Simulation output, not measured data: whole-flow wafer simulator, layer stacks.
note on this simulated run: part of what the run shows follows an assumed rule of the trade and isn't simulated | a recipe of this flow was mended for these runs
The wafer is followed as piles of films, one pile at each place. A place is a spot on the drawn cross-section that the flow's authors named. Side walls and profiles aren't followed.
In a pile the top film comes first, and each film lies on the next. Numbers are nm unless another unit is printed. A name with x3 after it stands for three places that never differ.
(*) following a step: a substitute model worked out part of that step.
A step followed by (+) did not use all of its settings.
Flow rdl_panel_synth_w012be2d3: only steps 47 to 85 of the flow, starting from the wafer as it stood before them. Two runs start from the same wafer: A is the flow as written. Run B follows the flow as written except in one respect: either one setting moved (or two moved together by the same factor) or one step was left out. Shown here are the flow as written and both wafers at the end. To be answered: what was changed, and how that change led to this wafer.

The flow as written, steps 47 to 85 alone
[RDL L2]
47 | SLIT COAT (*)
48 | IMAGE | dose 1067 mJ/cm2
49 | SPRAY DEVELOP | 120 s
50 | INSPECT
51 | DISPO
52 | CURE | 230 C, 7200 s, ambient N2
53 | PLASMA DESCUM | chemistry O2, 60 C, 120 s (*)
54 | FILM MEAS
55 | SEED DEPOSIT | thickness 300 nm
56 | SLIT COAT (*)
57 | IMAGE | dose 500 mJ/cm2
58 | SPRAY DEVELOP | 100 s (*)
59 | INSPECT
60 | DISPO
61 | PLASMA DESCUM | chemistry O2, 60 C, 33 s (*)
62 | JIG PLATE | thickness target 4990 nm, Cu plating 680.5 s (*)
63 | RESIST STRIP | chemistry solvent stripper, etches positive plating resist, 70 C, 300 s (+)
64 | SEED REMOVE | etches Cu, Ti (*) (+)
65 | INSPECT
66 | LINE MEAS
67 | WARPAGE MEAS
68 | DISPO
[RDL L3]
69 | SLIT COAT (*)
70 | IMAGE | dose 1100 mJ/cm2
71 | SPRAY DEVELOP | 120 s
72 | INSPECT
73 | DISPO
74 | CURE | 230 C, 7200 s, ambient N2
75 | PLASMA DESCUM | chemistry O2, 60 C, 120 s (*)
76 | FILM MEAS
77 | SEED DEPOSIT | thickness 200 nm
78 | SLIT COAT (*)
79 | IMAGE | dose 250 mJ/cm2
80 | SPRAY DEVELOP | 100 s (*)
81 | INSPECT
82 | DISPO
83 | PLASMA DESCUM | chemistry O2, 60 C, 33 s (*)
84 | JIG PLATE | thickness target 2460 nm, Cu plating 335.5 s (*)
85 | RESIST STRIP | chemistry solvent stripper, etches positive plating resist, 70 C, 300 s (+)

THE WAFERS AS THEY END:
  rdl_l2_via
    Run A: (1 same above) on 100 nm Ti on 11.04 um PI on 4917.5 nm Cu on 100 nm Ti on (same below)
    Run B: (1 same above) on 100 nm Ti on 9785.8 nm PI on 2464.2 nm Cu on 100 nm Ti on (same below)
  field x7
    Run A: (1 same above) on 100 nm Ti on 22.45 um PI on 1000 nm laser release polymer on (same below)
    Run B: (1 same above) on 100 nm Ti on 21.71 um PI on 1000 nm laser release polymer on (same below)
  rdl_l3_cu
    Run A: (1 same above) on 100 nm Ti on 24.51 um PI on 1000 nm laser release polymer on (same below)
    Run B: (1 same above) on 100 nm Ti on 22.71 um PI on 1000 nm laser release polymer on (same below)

Cause: step 62, JIG PLATE: Cu plating 347.1 s was run, while the flow as written has Cu plating 680.5 s.

The path from the change to this, step by step:
  62 | JIG PLATE | thickness target 4990 nm, Cu plating 680.5 s (*)
      rdl_l2_cu, rdl_l2_land, rdl_l2_via, rdl_l2_rim, rdl_l3_land, rdl_l3_via: A Cu gains 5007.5 | B Cu gains 2554.2
  69 | SLIT COAT (*)
      rdl_l2_space: A PI gains 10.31 um | B PI gains 8377.2
      rdl_l2_via: A PI gains 11.04 um (new film) | B PI gains 9785.8 (new film)
      (and at 20 other places as well)
  78 | SLIT COAT (*)
      rdl_l2_cu: A ILINE-POS-THICK-GRADE-A gains 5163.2 (new film) | B ILINE-POS-THICK-GRADE-A gains 5004.8 (new film)
      rdl_l2_space: A ILINE-POS-THICK-GRADE-A gains 5535.4 (new film) | B ILINE-POS-THICK-GRADE-A gains 5198.5 (new film)
      (and at 7 other places as well)
  80 | SPRAY DEVELOP | 100 s (*)
      rdl_l3_cu: A ILINE-POS-THICK-GRADE-A loses 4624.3 (all of it) | B ILINE-POS-THICK-GRADE-A loses 4442.2 (all of it)
      rdl_l3_land: A ILINE-POS-THICK-GRADE-A loses 2880.1 (all of it) | B ILINE-POS-THICK-GRADE-A loses 3049.2 (all of it)
      (and at 1 other place as well)
  85 | RESIST STRIP | chemistry solvent stripper, etches positive plating resist, 70 C, 300 s (+)
      rdl_l2_cu: A ILINE-POS-THICK-GRADE-A loses 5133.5 (all of it) | B ILINE-POS-THICK-GRADE-A loses 4975.1 (all of it)
      rdl_l2_space: A ILINE-POS-THICK-GRADE-A loses 5505.7 (all of it) | B ILINE-POS-THICK-GRADE-A loses 5168.8 (all of it)
      (and at 4 other places as well)
